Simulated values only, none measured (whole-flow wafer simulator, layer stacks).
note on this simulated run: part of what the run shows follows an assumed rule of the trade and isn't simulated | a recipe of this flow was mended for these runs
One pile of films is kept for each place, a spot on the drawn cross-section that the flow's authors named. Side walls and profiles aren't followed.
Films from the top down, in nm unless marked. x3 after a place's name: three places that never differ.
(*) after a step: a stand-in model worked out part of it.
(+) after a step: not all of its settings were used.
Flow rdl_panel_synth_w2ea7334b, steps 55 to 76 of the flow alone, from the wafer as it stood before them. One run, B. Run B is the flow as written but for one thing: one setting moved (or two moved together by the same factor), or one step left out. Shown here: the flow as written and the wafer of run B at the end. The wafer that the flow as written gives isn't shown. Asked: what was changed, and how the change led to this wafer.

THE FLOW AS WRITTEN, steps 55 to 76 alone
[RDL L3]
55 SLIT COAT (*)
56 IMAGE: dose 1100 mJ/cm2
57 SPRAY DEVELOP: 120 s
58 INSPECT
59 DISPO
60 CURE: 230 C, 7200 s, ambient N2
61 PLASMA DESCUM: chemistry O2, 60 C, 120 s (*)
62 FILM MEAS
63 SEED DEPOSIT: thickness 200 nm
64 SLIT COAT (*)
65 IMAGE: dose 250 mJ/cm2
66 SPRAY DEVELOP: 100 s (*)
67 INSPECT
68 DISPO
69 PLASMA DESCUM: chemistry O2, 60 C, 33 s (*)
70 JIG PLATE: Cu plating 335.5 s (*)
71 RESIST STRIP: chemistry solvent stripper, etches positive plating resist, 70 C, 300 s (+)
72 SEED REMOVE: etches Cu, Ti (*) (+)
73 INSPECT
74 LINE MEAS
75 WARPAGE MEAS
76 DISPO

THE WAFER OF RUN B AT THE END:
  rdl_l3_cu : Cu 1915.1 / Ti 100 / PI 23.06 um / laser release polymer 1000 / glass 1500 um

The cause: step 70, JIG PLATE: Cu plating 268.4 s was run, where the flow has Cu plating 335.5 s.

How the change led to this, step by step:
  70 JIG PLATE: Cu plating 335.5 s (*)
      rdl_l3_cu, rdl_l3_land, rdl_l3_via, rdl_l4_land x2: Cu +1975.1 (as written it would be: Cu +2468.8)
